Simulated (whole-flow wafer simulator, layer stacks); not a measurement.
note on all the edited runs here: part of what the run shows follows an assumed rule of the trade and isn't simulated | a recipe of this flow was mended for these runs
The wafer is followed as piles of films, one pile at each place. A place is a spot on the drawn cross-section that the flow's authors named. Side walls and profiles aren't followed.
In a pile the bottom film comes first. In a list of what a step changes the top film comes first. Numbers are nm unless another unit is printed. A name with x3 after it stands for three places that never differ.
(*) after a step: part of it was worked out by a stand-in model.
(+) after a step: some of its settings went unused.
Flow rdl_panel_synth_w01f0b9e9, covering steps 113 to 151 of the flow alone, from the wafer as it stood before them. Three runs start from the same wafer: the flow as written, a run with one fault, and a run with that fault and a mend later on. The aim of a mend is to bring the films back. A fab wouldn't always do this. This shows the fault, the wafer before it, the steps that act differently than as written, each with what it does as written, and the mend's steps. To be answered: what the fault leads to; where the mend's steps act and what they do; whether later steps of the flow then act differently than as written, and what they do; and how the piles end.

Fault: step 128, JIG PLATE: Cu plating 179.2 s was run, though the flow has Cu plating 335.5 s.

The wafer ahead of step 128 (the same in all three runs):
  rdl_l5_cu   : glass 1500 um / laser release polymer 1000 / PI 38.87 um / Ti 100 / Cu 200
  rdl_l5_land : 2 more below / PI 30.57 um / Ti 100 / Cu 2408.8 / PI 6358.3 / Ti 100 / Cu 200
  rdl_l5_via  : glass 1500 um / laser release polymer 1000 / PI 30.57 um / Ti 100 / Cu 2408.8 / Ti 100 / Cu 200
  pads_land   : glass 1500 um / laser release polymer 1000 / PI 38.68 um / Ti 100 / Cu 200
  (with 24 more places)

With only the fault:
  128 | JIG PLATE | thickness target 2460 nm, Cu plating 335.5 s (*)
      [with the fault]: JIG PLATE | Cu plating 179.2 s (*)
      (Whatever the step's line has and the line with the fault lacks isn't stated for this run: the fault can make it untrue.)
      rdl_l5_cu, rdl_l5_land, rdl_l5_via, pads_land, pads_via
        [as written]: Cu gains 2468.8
        [with the fault]: Cu gains 1318.7
  Steps further on in the flow that do not act as written:
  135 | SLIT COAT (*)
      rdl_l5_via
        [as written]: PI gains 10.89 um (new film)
        [with the fault]: PI gains 9659.6 (new film)
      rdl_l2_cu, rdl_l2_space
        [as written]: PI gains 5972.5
        [with the fault]: PI gains 5549.4
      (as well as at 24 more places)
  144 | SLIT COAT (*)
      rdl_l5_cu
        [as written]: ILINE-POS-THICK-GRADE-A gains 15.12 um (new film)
        [with the fault]: ILINE-POS-THICK-GRADE-A gains 14.72 um (new film)
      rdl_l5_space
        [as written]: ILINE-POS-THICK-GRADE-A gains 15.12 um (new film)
        [with the fault]: ILINE-POS-THICK-GRADE-A gains 14.83 um (new film)
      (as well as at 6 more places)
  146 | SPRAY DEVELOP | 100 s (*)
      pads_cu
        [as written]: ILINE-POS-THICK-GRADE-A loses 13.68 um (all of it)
        [with the fault]: ILINE-POS-THICK-GRADE-A loses 13.62 um (all of it)
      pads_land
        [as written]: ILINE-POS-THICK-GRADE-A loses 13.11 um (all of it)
        [with the fault]: ILINE-POS-THICK-GRADE-A loses 13.21 um (all of it)
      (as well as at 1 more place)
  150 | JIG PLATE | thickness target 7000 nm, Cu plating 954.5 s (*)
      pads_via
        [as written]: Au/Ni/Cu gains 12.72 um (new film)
        [with the fault]: Au/Ni/Cu gains 12.87 um (new film)
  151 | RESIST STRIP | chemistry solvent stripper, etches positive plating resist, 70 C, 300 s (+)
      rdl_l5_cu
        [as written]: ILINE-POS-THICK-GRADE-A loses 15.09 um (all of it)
        [with the fault]: ILINE-POS-THICK-GRADE-A loses 14.69 um (all of it)
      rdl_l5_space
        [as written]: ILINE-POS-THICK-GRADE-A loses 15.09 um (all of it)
        [with the fault]: ILINE-POS-THICK-GRADE-A loses 14.8 um (all of it)
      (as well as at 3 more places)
  At rdl_l3_cu, rdl_l3_land, rdl_l4_cu and 8 more, the piles at the end differ from the flow's by more than 2% or 0.5 nm, whichever is larger.
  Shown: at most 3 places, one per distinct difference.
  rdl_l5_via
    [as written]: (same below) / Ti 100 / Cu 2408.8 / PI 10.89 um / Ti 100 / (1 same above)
    [with the fault]: (same below) / Ti 100 / Cu 1258.7 / PI 9659.6 / Ti 100 / (1 same above)
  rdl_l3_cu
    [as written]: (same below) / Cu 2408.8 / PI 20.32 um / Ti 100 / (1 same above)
    [with the fault]: (same below) / Cu 2408.8 / PI 19.9 um / Ti 100 / (1 same above)
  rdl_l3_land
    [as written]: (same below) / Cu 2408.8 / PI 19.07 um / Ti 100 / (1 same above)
    [with the fault]: (same below) / Cu 2408.8 / PI 18.65 um / Ti 100 / (1 same above)

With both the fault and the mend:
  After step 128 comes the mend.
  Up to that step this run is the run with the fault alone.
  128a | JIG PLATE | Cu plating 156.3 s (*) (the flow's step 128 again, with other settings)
      rdl_l5_cu, rdl_l5_land, rdl_l5_via, pads_land, pads_via
        Cu gains 1150.2
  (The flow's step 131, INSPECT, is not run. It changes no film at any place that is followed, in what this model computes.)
  None of the later steps of the flow acts differently than as written at any place that is followed.
  The piles end the same as the flow's at every place that both follow.
